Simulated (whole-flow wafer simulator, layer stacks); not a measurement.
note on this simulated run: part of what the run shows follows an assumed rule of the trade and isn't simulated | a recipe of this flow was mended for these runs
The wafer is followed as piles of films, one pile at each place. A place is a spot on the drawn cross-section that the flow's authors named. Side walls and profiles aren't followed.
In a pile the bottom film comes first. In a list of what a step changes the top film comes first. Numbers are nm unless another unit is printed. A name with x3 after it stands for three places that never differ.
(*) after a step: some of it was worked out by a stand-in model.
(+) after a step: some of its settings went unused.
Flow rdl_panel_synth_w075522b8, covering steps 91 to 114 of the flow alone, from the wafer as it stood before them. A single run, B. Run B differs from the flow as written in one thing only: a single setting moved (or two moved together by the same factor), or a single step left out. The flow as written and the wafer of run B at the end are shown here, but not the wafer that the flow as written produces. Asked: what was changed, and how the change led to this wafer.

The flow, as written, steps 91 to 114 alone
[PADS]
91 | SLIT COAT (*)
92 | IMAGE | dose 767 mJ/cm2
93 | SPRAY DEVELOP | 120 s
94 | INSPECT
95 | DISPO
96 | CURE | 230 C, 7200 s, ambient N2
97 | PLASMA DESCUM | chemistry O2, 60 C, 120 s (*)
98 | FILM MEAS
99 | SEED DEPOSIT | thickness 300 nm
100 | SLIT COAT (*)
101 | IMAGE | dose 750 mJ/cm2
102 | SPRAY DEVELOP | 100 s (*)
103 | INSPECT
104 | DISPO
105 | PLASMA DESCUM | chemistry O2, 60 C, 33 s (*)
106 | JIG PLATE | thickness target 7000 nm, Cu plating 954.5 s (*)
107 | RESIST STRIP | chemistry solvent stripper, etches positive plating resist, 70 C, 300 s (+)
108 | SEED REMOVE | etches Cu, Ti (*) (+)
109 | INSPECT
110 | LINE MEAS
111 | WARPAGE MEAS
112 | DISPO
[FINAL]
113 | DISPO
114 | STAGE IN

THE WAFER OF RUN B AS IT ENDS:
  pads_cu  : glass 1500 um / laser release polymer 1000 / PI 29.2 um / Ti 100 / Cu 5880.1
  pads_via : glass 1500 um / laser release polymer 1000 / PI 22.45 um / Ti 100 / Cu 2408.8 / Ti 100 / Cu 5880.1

Cause: step 106, JIG PLATE: Cu plating 811.3 s was run, while the flow as written has Cu plating 954.5 s.

How this came from the change, step by step:
  106 | JIG PLATE | thickness target 7000 nm, Cu plating 954.5 s (*)
      pads_cu, pads_land: Cu gains 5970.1 (as written it would have been: Cu gains 7023.8)
      pads_via: Cu gains 5970.1 (as written it would have been: Cu gains 8307.4)
